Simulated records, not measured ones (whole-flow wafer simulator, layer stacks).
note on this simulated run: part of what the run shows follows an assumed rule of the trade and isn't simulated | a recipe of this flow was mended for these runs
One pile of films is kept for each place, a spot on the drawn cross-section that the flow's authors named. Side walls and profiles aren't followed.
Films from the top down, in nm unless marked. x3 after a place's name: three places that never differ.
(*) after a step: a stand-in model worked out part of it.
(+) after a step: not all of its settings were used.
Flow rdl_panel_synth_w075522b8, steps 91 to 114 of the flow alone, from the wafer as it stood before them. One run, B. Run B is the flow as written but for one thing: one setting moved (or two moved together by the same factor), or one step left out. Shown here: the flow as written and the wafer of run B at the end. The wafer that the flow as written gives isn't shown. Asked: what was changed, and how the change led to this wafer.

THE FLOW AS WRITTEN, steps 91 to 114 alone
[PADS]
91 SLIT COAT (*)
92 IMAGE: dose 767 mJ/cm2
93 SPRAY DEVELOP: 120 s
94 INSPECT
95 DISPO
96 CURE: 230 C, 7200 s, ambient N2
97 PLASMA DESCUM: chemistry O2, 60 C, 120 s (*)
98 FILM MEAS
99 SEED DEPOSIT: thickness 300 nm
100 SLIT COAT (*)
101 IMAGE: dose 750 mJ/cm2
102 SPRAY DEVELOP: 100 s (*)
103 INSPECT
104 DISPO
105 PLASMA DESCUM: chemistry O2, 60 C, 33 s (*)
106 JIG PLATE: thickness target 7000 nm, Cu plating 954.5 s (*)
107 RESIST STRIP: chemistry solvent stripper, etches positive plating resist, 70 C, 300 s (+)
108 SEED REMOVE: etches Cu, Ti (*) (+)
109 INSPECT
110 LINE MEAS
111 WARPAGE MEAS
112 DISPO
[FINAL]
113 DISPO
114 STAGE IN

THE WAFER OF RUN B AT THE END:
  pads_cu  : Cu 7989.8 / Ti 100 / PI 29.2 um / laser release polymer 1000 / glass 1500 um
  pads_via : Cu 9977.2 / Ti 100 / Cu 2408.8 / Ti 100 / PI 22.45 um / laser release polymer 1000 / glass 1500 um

The cause: step 106, JIG PLATE: Cu plating 1098 s was run, where the flow has Cu plating 954.5 s.

How the change led to this, step by step:
  106 JIG PLATE: thickness target 7000 nm, Cu plating 954.5 s (*)
      pads_via: Cu +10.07 um (as written it would be: Cu +8307.4)
      pads_cu, pads_land: Cu +8079.8 (as written it would be: Cu +7023.8)
